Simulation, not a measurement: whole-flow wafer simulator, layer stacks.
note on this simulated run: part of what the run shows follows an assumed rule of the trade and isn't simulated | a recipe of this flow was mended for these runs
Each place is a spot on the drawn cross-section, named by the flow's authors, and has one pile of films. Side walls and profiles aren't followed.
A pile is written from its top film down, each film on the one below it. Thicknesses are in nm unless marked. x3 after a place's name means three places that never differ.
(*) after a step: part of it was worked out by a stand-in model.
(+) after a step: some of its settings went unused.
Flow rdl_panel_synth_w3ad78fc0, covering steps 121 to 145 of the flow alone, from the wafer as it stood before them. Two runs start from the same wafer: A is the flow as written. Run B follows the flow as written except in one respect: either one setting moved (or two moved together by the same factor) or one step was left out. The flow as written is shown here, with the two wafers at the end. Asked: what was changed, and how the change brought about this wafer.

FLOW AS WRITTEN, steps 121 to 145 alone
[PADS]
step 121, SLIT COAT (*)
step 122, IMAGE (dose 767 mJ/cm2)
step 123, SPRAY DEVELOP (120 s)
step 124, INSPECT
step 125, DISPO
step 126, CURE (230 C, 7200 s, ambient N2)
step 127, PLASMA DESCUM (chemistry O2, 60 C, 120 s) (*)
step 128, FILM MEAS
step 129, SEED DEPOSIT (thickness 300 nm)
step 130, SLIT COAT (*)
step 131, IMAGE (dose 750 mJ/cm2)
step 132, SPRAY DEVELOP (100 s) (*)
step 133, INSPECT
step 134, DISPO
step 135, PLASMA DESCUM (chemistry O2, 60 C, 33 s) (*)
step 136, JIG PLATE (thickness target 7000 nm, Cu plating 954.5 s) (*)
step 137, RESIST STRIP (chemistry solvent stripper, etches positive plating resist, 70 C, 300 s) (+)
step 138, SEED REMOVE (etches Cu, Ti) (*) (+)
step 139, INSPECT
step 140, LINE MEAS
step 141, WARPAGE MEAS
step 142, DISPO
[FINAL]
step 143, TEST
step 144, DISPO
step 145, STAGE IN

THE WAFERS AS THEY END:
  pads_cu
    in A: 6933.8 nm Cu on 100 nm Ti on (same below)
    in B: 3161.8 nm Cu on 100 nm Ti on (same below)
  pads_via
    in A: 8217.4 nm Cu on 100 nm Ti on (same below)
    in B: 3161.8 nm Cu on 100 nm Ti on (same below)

Cause: step 136, JIG PLATE: Cu plating 441.9 s was run, whereas the flow has Cu plating 954.5 s.

The path from the change to this, step by step:
  step 136, JIG PLATE (thickness target 7000 nm, Cu plating 954.5 s) (*)
      pads_cu, pads_land: A Cu gains 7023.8 | B Cu gains 3251.8
      pads_via: A Cu gains 8307.4 | B Cu gains 3251.8
